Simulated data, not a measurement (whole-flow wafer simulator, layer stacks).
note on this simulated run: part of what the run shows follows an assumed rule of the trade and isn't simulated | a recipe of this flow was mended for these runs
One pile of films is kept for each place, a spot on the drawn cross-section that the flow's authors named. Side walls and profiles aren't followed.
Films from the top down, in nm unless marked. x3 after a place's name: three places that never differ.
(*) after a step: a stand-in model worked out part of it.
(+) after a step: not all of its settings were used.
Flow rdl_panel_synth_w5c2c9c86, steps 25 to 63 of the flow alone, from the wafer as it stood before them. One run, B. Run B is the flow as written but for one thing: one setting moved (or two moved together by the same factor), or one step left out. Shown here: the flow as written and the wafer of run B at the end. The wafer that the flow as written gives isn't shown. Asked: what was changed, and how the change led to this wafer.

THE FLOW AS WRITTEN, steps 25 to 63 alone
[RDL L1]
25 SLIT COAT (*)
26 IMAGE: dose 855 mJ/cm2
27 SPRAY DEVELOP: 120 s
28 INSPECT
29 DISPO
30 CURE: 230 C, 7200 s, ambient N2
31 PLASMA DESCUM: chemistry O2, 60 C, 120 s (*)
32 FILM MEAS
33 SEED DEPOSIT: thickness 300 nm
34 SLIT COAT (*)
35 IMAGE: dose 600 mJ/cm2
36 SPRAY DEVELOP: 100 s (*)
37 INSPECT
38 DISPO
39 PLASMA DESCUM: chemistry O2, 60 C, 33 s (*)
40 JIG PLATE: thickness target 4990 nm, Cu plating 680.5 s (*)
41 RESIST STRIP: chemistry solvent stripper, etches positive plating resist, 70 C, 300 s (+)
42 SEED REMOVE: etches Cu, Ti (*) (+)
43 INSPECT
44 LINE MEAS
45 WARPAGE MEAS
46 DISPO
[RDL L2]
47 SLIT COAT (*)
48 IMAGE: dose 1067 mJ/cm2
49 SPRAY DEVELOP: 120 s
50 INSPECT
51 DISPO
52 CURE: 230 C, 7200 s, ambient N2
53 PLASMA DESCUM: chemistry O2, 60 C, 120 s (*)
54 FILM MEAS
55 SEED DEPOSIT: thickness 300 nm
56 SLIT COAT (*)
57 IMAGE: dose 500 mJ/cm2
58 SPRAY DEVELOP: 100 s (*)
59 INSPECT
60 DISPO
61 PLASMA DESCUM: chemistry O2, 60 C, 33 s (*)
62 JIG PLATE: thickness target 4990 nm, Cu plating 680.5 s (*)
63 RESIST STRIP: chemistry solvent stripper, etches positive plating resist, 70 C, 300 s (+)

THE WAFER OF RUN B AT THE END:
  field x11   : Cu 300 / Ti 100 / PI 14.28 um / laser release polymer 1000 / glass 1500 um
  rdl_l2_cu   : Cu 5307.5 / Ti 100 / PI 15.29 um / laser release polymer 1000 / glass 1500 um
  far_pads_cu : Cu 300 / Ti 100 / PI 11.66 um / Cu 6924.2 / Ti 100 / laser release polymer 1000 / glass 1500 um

The cause: step 40, JIG PLATE: Cu plating 536.2 s was run, where the flow has Cu plating 680.5 s.

How the change led to this, step by step:
  40 JIG PLATE: thickness target 4990 nm, Cu plating 680.5 s (*)
      rdl_l1_cu, rdl_l1_land, rdl_l1_via, rdl_l1_rim, rdl_l2_land, rdl_l2_via: Cu +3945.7 (as written it would be: Cu +5007.5)
  47 SLIT COAT (*)
      field x11, rdl_l2_rim x3: PI +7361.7 (as written it would be: PI +7600.9)
      rdl_l2_cu, rdl_l2_space: PI +8378.1 (as written it would be: PI +8899.9)
      (and at 5 more places)
  56 SLIT COAT (*)
      rdl_l1_cu: ILINE-POS-THICK-GRADE-A +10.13 um (new film) (as written it would be: ILINE-POS-THICK-GRADE-A +10.04 um (new film))
      rdl_l1_space: ILINE-POS-THICK-GRADE-A +10.93 um (new film) (as written it would be: ILINE-POS-THICK-GRADE-A +11.02 um (new film))
      (and at 2 more places)
  58 SPRAY DEVELOP: 100 s (*)
      rdl_l2_land: ILINE-POS-THICK-GRADE-A -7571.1 (all of it) (as written it would be: ILINE-POS-THICK-GRADE-A -7416.3 (all of it))
      rdl_l2_via: ILINE-POS-THICK-GRADE-A -13 um (all of it) (as written it would be: ILINE-POS-THICK-GRADE-A -12.83 um (all of it))
  63 RESIST STRIP: chemistry solvent stripper, etches positive plating resist, 70 C, 300 s (+)
      rdl_l1_cu: ILINE-POS-THICK-GRADE-A -10.1 um (all of it) (as written it would be: ILINE-POS-THICK-GRADE-A -10.01 um (all of it))
      rdl_l1_space: ILINE-POS-THICK-GRADE-A -10.9 um (all of it) (as written it would be: ILINE-POS-THICK-GRADE-A -10.99 um (all of it))
